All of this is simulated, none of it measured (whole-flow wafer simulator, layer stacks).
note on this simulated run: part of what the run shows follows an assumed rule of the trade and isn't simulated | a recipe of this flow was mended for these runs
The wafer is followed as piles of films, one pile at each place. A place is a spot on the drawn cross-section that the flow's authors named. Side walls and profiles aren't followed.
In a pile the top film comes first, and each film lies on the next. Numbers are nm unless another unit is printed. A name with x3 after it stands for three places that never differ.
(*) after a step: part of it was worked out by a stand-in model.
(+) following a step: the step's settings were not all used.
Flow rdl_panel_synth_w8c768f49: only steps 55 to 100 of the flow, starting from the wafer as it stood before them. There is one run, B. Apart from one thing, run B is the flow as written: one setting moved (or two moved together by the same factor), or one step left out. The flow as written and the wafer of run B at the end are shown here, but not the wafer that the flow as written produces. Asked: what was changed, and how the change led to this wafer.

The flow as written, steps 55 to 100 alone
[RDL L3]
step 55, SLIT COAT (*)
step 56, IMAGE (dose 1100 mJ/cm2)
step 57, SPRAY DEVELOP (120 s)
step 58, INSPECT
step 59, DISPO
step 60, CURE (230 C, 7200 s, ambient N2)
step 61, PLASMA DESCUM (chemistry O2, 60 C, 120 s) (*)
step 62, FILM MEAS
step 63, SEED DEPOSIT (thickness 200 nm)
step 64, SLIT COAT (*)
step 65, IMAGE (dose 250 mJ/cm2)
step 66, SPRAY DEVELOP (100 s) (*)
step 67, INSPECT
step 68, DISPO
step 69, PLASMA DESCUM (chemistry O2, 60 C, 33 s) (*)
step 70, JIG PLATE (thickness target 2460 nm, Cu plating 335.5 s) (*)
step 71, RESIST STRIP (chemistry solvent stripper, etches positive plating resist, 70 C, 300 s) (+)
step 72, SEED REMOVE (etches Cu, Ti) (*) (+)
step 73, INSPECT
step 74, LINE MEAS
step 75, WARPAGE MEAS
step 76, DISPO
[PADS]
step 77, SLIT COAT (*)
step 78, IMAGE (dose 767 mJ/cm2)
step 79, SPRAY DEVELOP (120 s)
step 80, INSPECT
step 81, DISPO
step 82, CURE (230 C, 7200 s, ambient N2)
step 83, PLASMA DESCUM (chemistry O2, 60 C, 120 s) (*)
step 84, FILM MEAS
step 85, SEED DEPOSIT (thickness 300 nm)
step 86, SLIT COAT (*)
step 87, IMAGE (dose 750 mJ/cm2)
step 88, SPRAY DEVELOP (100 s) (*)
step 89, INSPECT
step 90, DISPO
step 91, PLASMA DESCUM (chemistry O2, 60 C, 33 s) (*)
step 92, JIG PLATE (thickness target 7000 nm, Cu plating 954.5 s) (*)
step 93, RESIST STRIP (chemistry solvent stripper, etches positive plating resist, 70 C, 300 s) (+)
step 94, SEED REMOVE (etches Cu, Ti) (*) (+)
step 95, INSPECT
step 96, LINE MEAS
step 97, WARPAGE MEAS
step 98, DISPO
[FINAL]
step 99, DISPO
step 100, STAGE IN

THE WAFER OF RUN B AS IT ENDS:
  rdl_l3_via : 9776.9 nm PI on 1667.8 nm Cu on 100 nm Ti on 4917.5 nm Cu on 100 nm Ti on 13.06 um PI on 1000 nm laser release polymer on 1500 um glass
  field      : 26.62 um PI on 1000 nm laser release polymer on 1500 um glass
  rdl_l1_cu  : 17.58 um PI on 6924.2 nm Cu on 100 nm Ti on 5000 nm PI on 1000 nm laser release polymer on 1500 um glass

What caused this: step 70, JIG PLATE: Cu plating 234.8 s was run, though the flow has Cu plating 335.5 s.

Step by step, how the change led to this:
  step 70, JIG PLATE (thickness target 2460 nm, Cu plating 335.5 s) (*)
      rdl_l3_cu, rdl_l3_land, rdl_l3_via, pads_land, pads_via: Cu gains 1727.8 (in the flow as written it would be: Cu gains 2468.8)
  step 77, SLIT COAT (*)
      rdl_l3_via: PI gains 9776.9 (new film) (in the flow as written it would be: PI gains 10.46 um (new film))
      field: PI gains 5619.6 (in the flow as written it would be: PI gains 5893.8)
      (and at 14 other places as well)
  step 86, SLIT COAT (*)
      rdl_l2_space: ILINE-POS-THICK-GRADE-A gains 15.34 um (new film) (in the flow as written it would be: ILINE-POS-THICK-GRADE-A gains 15.33 um (new film))
      rdl_l2_land: ILINE-POS-THICK-GRADE-A gains 14.61 um (new film) (in the flow as written it would be: ILINE-POS-THICK-GRADE-A gains 14.62 um (new film))
      (and at 9 other places as well)
  step 88, SPRAY DEVELOP (100 s) (*)
      pads_cu: ILINE-POS-THICK-GRADE-A loses 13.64 um (all of it) (in the flow as written it would be: ILINE-POS-THICK-GRADE-A loses 13.68 um (all of it))
      pads_land: ILINE-POS-THICK-GRADE-A loses 13.17 um (all of it) (in the flow as written it would be: ILINE-POS-THICK-GRADE-A loses 13.11 um (all of it))
      (and at 1 other place as well)
  step 93, RESIST STRIP (chemistry solvent stripper, etches positive plating resist, 70 C, 300 s) (+)
      rdl_l2_space: ILINE-POS-THICK-GRADE-A loses 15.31 um (all of it) (in the flow as written it would be: ILINE-POS-THICK-GRADE-A loses 15.3 um (all of it))
      rdl_l2_land: ILINE-POS-THICK-GRADE-A loses 14.58 um (all of it) (in the flow as written it would be: ILINE-POS-THICK-GRADE-A loses 14.59 um (all of it))
      (and at 6 other places as well)
